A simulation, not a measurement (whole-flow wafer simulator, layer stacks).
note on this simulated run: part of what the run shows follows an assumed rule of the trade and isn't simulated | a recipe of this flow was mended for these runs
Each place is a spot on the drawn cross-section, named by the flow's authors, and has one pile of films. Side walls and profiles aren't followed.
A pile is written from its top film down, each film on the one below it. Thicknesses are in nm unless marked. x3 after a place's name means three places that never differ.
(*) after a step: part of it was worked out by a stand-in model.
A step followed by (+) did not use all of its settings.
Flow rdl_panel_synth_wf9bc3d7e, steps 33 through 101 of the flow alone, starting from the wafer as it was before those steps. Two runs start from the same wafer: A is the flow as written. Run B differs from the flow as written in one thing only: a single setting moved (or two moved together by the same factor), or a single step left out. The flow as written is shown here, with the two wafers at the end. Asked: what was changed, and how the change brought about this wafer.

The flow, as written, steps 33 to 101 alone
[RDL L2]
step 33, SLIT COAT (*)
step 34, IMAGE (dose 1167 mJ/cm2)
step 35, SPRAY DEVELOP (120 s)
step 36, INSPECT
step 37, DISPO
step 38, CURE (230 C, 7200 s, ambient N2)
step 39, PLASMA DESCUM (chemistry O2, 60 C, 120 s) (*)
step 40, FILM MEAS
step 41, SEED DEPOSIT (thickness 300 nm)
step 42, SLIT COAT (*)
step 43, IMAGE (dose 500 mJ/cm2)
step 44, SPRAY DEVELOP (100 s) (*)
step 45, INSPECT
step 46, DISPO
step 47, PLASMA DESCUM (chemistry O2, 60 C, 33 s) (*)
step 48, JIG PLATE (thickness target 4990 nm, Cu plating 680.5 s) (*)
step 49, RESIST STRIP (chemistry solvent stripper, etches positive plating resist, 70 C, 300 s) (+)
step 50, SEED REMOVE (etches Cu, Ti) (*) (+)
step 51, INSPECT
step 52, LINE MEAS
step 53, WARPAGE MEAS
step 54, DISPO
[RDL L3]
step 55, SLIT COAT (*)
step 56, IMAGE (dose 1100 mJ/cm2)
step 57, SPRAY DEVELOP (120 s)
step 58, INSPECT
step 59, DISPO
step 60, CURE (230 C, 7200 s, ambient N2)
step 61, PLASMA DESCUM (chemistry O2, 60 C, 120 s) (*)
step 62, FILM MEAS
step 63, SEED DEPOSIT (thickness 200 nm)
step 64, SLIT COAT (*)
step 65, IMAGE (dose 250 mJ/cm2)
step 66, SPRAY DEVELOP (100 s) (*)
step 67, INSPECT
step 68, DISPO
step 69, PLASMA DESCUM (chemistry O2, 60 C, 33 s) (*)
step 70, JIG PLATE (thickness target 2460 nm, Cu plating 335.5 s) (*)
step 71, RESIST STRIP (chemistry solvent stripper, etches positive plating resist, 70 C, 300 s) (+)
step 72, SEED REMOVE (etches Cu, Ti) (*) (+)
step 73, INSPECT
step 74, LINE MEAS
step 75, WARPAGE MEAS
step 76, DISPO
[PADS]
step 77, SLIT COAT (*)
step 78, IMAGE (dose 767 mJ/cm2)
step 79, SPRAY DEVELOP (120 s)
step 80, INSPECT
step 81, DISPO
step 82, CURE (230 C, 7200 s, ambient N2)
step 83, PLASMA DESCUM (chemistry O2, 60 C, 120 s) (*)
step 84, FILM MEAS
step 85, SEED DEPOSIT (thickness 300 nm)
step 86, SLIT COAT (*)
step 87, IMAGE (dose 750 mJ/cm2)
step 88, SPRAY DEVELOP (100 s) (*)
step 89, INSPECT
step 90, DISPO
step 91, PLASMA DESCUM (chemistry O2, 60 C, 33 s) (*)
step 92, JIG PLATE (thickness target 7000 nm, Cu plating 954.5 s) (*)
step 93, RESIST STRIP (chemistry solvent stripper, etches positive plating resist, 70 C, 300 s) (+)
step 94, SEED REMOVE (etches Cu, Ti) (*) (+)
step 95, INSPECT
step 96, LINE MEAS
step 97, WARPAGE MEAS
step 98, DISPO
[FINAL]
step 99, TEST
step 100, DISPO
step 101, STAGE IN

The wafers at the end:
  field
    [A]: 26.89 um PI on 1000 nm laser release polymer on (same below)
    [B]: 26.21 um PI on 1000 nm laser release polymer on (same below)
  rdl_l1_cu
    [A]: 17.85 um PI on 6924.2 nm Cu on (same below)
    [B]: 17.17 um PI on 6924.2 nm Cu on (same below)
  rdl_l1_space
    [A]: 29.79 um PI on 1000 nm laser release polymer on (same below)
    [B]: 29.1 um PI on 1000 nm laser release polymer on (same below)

Cause: step 48, JIG PLATE: Cu plating 374.3 s was run, while the flow as written has Cu plating 680.5 s.

Step by step, how the change led to this:
  step 48, JIG PLATE (thickness target 4990 nm, Cu plating 680.5 s) (*)
      rdl_l2_cu, rdl_l2_land, rdl_l2_via, rdl_l2_rim, rdl_l3_land, rdl_l3_via: A +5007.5 Cu | B +2754.3 Cu
  step 55, SLIT COAT (*)
      rdl_l2_space: A +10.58 um PI | B +8772.7 PI
      rdl_l2_via: A +10.74 um PI (new film) | B +9601.5 PI (new film)
      (also at 14 further places)
  step 64, SLIT COAT (*)
      rdl_l2_cu: A +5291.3 ILINE-POS-THICK-GRADE-A (new film) | B +5139.3 ILINE-POS-THICK-GRADE-A (new film)
      rdl_l2_space: A +5624.6 ILINE-POS-THICK-GRADE-A (new film) | B +5332.6 ILINE-POS-THICK-GRADE-A (new film)
      (also at 7 further places)
  step 66, SPRAY DEVELOP (100 s) (*)
      rdl_l3_cu: A -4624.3 ILINE-POS-THICK-GRADE-A (all of it) | B -4459.4 ILINE-POS-THICK-GRADE-A (all of it)
      rdl_l3_land: A -2880.1 ILINE-POS-THICK-GRADE-A (all of it) | B -3033.3 ILINE-POS-THICK-GRADE-A (all of it)
      (also at 1 further place)
  step 71, RESIST STRIP (chemistry solvent stripper, etches positive plating resist, 70 C, 300 s) (+)
      rdl_l2_cu: A -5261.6 ILINE-POS-THICK-GRADE-A (all of it) | B -5109.6 ILINE-POS-THICK-GRADE-A (all of it)
      rdl_l2_space: A -5594.9 ILINE-POS-THICK-GRADE-A (all of it) | B -5302.9 ILINE-POS-THICK-GRADE-A (all of it)
      (also at 4 further places)
  step 77, SLIT COAT (*)
      rdl_l2_cu: A +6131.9 PI | B +6004.3 PI
      rdl_l2_space: A +6474.9 PI | B +6205.8 PI
      (also at 7 further places)
  step 86, SLIT COAT (*)
      rdl_l2_cu: A +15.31 um ILINE-POS-THICK-GRADE-A (new film) | B +15.16 um ILINE-POS-THICK-GRADE-A (new film)
      rdl_l2_space: A +15.33 um ILINE-POS-THICK-GRADE-A (new film) | B +15.16 um ILINE-POS-THICK-GRADE-A (new film)
      (also at 8 further places)
  step 93, RESIST STRIP (chemistry solvent stripper, etches positive plating resist, 70 C, 300 s) (+)
      rdl_l2_cu: A -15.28 um ILINE-POS-THICK-GRADE-A (all of it) | B -15.13 um ILINE-POS-THICK-GRADE-A (all of it)
      rdl_l2_space: A -15.3 um ILINE-POS-THICK-GRADE-A (all of it) | B -15.13 um ILINE-POS-THICK-GRADE-A (all of it)
      (also at 8 further places)
